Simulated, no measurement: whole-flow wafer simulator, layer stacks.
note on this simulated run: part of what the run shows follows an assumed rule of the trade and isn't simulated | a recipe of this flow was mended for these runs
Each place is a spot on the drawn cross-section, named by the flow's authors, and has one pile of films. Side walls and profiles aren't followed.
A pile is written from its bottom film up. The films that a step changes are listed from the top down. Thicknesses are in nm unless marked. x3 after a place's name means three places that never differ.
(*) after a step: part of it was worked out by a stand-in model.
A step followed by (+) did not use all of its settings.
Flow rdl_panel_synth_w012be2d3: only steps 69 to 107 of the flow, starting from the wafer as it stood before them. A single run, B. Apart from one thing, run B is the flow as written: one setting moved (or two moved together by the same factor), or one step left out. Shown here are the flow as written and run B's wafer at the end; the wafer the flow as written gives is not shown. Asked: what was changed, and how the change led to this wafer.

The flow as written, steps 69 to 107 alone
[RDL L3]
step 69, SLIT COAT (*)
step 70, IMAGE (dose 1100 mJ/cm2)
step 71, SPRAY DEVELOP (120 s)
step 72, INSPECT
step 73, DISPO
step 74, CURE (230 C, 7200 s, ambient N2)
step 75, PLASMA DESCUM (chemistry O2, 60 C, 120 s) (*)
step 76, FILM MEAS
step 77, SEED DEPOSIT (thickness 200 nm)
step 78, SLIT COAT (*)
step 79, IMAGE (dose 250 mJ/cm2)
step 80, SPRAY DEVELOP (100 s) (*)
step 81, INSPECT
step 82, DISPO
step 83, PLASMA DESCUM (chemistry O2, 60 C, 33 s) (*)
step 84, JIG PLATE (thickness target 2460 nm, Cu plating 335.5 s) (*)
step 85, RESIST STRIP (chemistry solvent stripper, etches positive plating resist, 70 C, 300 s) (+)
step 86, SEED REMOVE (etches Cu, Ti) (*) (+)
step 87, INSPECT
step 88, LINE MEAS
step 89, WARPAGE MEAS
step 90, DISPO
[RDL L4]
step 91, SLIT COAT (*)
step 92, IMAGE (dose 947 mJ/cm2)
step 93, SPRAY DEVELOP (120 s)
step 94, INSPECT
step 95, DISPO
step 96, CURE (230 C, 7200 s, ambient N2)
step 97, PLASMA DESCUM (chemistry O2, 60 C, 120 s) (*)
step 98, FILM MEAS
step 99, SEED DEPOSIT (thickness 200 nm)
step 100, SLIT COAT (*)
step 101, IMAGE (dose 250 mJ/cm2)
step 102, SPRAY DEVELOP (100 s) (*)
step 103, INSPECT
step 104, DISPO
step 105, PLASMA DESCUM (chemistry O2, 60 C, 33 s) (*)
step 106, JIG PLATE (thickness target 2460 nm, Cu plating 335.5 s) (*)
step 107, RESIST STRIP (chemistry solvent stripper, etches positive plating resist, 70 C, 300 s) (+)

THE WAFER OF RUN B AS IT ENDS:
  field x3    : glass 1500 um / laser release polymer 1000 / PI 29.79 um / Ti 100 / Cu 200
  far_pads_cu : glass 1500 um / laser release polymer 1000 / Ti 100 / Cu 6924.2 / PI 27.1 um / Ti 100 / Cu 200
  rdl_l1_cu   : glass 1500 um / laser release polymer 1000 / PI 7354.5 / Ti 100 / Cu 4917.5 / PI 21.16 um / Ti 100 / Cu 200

The reason: step 84, JIG PLATE: Cu plating 177.5 s was run, whereas the flow has Cu plating 335.5 s.

How this came from the change, step by step:
  step 84, JIG PLATE (thickness target 2460 nm, Cu plating 335.5 s) (*)
      rdl_l3_cu, rdl_l3_land, rdl_l3_via, rdl_l4_land, rdl_l4_via: Cu gains 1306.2 (in the flow as written it would be: Cu gains 2468.8)
  step 91, SLIT COAT (*)
      field x3, pads_land x2: PI gains 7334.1 (in the flow as written it would be: PI gains 8112.6)
      far_pads_cu: PI gains 7059.3 (in the flow as written it would be: PI gains 7829.7)
      (as well as at 15 more places)
  step 100, SLIT COAT (*)
      rdl_l3_land: ILINE-POS-THICK-GRADE-A gains 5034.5 (new film) (in the flow as written it would be: ILINE-POS-THICK-GRADE-A gains 4693.2 (new film))
      rdl_l3_via: ILINE-POS-THICK-GRADE-A gains 5108.2 (new film) (in the flow as written it would be: ILINE-POS-THICK-GRADE-A gains 4627.8 (new film))
      (as well as at 1 more place)
  step 102, SPRAY DEVELOP (100 s) (*)
      rdl_l4_land: ILINE-POS-THICK-GRADE-A loses 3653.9 (all of it) (in the flow as written it would be: ILINE-POS-THICK-GRADE-A loses 3532.2 (all of it))
  step 107, RESIST STRIP (chemistry solvent stripper, etches positive plating resist, 70 C, 300 s) (+)
      rdl_l3_land: ILINE-POS-THICK-GRADE-A loses 5004.8 (all of it) (in the flow as written it would be: ILINE-POS-THICK-GRADE-A loses 4663.5 (all of it))
      rdl_l3_via: ILINE-POS-THICK-GRADE-A loses 5078.5 (all of it) (in the flow as written it would be: ILINE-POS-THICK-GRADE-A loses 4598.1 (all of it))
